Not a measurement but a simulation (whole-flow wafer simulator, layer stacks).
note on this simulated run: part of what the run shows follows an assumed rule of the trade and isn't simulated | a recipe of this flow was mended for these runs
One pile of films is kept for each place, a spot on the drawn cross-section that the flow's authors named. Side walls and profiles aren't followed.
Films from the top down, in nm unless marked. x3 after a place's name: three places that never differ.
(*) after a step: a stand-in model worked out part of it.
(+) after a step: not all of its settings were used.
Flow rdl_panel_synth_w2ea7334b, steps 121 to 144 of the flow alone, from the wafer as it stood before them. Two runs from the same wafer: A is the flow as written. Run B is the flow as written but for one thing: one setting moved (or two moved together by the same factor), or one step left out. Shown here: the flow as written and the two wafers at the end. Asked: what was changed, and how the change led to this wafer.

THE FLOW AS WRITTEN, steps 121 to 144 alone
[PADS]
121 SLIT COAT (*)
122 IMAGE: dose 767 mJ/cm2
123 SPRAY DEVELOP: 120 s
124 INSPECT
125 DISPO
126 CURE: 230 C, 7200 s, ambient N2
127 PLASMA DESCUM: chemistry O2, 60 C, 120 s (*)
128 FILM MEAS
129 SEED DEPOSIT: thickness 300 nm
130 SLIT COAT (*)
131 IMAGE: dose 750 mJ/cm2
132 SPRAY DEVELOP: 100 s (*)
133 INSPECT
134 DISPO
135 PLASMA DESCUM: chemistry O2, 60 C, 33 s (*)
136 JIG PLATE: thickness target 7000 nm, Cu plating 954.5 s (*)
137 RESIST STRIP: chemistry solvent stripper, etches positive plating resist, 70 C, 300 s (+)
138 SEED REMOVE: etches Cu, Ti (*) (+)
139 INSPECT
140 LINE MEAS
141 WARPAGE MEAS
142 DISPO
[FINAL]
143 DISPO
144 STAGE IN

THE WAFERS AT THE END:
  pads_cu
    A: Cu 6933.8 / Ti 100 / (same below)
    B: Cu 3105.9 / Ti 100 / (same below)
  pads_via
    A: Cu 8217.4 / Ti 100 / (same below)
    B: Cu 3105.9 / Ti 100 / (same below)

The cause: step 136, JIG PLATE: Cu plating 434.3 s was run, where the flow has Cu plating 954.5 s.

How the change led to this, step by step:
  136 JIG PLATE: thickness target 7000 nm, Cu plating 954.5 s (*)
      pads_cu, pads_land: A Cu +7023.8 | B Cu +3195.9
      pads_via: A Cu +8307.4 | B Cu +3195.9
